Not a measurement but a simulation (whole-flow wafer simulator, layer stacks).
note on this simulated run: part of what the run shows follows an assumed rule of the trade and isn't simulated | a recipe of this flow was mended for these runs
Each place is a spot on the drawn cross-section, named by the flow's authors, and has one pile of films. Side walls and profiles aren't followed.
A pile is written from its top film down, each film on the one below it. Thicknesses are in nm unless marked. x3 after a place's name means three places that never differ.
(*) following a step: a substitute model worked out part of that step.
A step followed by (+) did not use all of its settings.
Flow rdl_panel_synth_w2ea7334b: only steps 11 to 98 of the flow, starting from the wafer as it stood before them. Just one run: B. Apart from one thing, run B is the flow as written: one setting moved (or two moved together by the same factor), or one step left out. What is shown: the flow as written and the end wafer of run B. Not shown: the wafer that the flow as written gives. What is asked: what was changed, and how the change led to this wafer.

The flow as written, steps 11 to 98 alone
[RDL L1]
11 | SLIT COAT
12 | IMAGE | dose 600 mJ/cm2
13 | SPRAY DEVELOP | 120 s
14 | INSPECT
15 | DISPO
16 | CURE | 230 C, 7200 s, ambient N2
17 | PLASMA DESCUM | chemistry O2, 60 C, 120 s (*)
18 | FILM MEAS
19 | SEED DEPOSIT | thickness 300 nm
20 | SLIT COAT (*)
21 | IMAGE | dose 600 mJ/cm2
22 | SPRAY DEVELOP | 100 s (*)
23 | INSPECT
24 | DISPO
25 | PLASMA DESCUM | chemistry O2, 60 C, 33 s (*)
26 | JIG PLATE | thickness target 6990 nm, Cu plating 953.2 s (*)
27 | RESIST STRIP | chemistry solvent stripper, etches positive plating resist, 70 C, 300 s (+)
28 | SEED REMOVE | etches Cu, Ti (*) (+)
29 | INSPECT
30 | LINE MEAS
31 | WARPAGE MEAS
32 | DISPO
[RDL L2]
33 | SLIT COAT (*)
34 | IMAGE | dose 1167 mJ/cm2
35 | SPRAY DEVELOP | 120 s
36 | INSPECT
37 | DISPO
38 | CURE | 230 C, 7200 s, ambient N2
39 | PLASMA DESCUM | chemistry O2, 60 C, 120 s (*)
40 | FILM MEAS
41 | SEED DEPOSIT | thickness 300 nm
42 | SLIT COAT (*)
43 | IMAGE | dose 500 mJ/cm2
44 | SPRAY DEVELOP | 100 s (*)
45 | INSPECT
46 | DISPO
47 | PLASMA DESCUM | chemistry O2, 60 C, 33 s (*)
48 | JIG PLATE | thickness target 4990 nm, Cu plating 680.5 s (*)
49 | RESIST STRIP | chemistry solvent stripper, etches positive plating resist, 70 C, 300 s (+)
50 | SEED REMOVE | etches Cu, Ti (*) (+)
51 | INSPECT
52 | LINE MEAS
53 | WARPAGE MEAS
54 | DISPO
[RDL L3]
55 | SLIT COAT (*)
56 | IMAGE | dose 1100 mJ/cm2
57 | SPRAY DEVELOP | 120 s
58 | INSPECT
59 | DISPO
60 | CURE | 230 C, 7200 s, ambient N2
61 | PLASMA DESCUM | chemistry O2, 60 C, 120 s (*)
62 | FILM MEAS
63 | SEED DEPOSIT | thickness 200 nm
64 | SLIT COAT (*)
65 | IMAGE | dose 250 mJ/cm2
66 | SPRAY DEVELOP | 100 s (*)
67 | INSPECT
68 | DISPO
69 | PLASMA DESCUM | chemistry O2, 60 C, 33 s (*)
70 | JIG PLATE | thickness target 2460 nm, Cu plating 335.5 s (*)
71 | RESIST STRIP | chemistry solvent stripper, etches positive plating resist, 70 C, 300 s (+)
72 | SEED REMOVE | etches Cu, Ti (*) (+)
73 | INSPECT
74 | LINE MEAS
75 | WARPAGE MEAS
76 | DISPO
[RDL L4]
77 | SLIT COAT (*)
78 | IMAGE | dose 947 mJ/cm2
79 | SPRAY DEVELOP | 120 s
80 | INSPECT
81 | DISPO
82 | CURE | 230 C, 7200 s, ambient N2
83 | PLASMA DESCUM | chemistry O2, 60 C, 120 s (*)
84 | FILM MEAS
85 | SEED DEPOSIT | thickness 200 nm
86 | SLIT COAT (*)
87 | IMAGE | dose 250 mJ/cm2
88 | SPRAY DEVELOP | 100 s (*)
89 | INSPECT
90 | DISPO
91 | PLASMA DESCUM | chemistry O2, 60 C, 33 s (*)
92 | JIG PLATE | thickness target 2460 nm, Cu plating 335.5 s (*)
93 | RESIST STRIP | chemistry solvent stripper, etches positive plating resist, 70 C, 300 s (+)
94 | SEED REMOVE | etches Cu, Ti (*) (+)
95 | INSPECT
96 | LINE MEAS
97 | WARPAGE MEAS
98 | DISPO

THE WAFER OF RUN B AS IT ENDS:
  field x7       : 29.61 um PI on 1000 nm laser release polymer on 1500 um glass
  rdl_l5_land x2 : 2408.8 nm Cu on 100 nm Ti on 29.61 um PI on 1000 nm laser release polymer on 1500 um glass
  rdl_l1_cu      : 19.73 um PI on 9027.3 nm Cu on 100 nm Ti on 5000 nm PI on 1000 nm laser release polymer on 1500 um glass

What caused this: step 26, JIG PLATE: Cu plating 1239 s was run, while the flow as written has Cu plating 953.2 s.

Step by step, how the change led to this:
  26 | JIG PLATE | thickness target 6990 nm, Cu plating 953.2 s (*)
      rdl_l1_cu, rdl_l1_via, rdl_l1_rim, rdl_l2_land, rdl_l2_via: Cu gains 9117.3 (it would be, as written: Cu gains 7014.2)
  33 | SLIT COAT (*)
      rdl_l2_cu, rdl_l2_space: PI gains 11 um (it would be, as written: PI gains 9908.1)
      field x7, rdl_l3_cu, rdl_l3_space and 9 more: PI gains 8560.4 (it would be, as written: PI gains 8062.5)
      (also at 4 further places)
  42 | SLIT COAT (*)
      rdl_l1_via: ILINE-POS-THICK-GRADE-A gains 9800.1 (new film) (it would be, as written: ILINE-POS-THICK-GRADE-A gains 10.08 um (new film))
      rdl_l2_cu, rdl_l2_space: ILINE-POS-THICK-GRADE-A gains 10.36 um (new film) (it would be, as written: ILINE-POS-THICK-GRADE-A gains 10.13 um (new film))
      (also at 3 further places)
  44 | SPRAY DEVELOP | 100 s (*)
      rdl_l2_cu: ILINE-POS-THICK-GRADE-A loses 10.36 um (all of it) (it would be, as written: ILINE-POS-THICK-GRADE-A loses 10.13 um (all of it))
      rdl_l2_land: ILINE-POS-THICK-GRADE-A loses 6870.9 (all of it) (it would be, as written: ILINE-POS-THICK-GRADE-A loses 7139.5 (all of it))
      (also at 1 further place)
  49 | RESIST STRIP | chemistry solvent stripper, etches positive plating resist, 70 C, 300 s (+)
      rdl_l1_via: ILINE-POS-THICK-GRADE-A loses 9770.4 (all of it) (it would be, as written: ILINE-POS-THICK-GRADE-A loses 10.05 um (all of it))
      rdl_l1_space: ILINE-POS-THICK-GRADE-A loses 10.75 um (all of it) (it would be, as written: ILINE-POS-THICK-GRADE-A loses 10.49 um (all of it))
      (also at 1 further place)
  55 | SLIT COAT (*)
      rdl_l1_space: PI gains 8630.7 (it would be, as written: PI gains 8409.5)
      rdl_l1_via: PI gains 7774.1 (it would be, as written: PI gains 8010.4)
      (also at 4 further places)
  64 | SLIT COAT (*)
      rdl_l1_via: ILINE-POS-THICK-GRADE-A gains 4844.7 (new film) (it would be, as written: ILINE-POS-THICK-GRADE-A gains 4989.6 (new film))
      rdl_l2_cu: ILINE-POS-THICK-GRADE-A gains 5408.2 (new film) (it would be, as written: ILINE-POS-THICK-GRADE-A gains 5291.3 (new film))
      (also at 2 further places)
  71 | RESIST STRIP | chemistry solvent stripper, etches positive plating resist, 70 C, 300 s (+)
      rdl_l1_via: ILINE-POS-THICK-GRADE-A loses 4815 (all of it) (it would be, as written: ILINE-POS-THICK-GRADE-A loses 4959.9 (all of it))
      rdl_l2_cu: ILINE-POS-THICK-GRADE-A loses 5378.5 (all of it) (it would be, as written: ILINE-POS-THICK-GRADE-A loses 5261.6 (all of it))
      (also at 2 further places)
